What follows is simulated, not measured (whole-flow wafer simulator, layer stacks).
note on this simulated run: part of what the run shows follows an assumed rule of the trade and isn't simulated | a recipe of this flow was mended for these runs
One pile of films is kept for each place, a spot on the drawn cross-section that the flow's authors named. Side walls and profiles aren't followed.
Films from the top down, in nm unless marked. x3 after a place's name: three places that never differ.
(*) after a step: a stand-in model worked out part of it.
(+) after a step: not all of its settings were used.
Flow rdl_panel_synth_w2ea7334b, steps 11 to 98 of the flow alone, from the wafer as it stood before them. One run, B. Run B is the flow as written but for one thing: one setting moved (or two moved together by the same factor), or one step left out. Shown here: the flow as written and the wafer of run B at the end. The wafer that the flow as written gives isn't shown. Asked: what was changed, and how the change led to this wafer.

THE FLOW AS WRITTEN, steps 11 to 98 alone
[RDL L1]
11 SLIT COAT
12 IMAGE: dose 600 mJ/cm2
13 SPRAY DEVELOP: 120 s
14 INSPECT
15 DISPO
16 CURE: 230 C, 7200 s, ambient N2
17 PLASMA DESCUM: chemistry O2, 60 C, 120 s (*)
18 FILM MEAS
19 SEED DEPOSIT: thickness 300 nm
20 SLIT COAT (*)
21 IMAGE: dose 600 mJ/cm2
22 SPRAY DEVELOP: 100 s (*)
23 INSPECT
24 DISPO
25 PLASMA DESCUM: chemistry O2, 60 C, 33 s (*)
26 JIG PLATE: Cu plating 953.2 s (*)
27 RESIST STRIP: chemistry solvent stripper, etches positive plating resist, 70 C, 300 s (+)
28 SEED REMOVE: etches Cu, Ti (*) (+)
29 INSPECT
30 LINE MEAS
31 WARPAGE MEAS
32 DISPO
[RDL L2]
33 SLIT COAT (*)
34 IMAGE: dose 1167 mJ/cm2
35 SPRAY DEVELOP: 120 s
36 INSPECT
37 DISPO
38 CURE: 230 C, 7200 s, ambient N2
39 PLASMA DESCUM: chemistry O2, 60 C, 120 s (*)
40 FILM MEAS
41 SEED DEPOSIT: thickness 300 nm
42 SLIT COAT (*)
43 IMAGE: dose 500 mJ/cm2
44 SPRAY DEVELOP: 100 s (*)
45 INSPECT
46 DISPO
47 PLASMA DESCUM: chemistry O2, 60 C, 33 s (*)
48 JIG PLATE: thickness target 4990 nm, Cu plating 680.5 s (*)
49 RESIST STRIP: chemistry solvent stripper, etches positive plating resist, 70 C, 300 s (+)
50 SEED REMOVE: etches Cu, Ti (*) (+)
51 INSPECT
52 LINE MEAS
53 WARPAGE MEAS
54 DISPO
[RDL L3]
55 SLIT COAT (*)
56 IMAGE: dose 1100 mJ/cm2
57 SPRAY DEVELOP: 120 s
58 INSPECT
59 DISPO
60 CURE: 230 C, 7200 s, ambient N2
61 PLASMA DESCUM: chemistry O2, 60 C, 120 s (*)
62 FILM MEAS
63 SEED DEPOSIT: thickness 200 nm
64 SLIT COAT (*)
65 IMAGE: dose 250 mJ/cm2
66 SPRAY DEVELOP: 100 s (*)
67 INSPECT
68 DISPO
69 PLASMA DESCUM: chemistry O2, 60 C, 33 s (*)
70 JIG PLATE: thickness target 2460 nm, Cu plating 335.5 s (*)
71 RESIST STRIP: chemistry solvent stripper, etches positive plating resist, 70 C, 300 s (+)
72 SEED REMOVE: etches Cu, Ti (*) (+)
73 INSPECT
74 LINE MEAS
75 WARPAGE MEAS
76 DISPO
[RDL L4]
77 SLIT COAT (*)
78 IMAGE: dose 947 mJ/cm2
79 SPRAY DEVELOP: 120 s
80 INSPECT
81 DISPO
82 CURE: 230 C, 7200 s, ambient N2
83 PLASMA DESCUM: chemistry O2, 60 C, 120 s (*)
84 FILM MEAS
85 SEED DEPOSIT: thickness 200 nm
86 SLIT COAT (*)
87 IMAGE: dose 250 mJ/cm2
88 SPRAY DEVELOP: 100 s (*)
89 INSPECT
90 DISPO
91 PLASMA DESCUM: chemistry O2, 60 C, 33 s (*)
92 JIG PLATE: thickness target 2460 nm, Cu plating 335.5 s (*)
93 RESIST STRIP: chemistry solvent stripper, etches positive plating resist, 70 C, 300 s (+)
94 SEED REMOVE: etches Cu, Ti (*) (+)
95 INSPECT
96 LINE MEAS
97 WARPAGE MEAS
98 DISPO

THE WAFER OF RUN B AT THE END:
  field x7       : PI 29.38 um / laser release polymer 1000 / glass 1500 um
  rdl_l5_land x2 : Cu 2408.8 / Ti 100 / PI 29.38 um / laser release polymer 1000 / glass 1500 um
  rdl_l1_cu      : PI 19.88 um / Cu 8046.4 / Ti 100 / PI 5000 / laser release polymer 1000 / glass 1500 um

The cause: step 26, JIG PLATE: Cu plating 1106 s was run, where the flow has Cu plating 953.2 s.

How the change led to this, step by step:
  26 JIG PLATE: Cu plating 953.2 s (*)
      rdl_l1_cu, rdl_l1_via, rdl_l1_rim, rdl_l2_land, rdl_l2_via: Cu +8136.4 (as written it would be: Cu +7014.2)
  33 SLIT COAT (*)
      rdl_l2_cu, rdl_l2_space: PI +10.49 um (as written it would be: PI +9908.1)
      field x7, rdl_l3_cu, rdl_l3_space and 9 more: PI +8326.3 (as written it would be: PI +8062.5)
      (and at 3 more places)
  42 SLIT COAT (*)
      rdl_l1_via: ILINE-POS-THICK-GRADE-A +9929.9 (new film) (as written it would be: ILINE-POS-THICK-GRADE-A +10.08 um (new film))
      rdl_l2_cu, rdl_l2_space: ILINE-POS-THICK-GRADE-A +10.26 um (new film) (as written it would be: ILINE-POS-THICK-GRADE-A +10.13 um (new film))
      (and at 3 more places)
  44 SPRAY DEVELOP: 100 s (*)
      rdl_l2_cu: ILINE-POS-THICK-GRADE-A -10.26 um (all of it) (as written it would be: ILINE-POS-THICK-GRADE-A -10.13 um (all of it))
      rdl_l2_land: ILINE-POS-THICK-GRADE-A -6993.6 (all of it) (as written it would be: ILINE-POS-THICK-GRADE-A -7139.5 (all of it))
      (and at 1 more place)
  49 RESIST STRIP: chemistry solvent stripper, etches positive plating resist, 70 C, 300 s (+)
      rdl_l1_via: ILINE-POS-THICK-GRADE-A -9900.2 (all of it) (as written it would be: ILINE-POS-THICK-GRADE-A -10.05 um (all of it))
      rdl_l1_space: ILINE-POS-THICK-GRADE-A -10.63 um (all of it) (as written it would be: ILINE-POS-THICK-GRADE-A -10.49 um (all of it))
      (and at 1 more place)
  55 SLIT COAT (*)
      rdl_l2_space: PI +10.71 um (as written it would be: PI +10.58 um)
      rdl_l2_land: PI +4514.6 (new film) (as written it would be: PI +4645.3 (new film))
      (and at 1 more place)
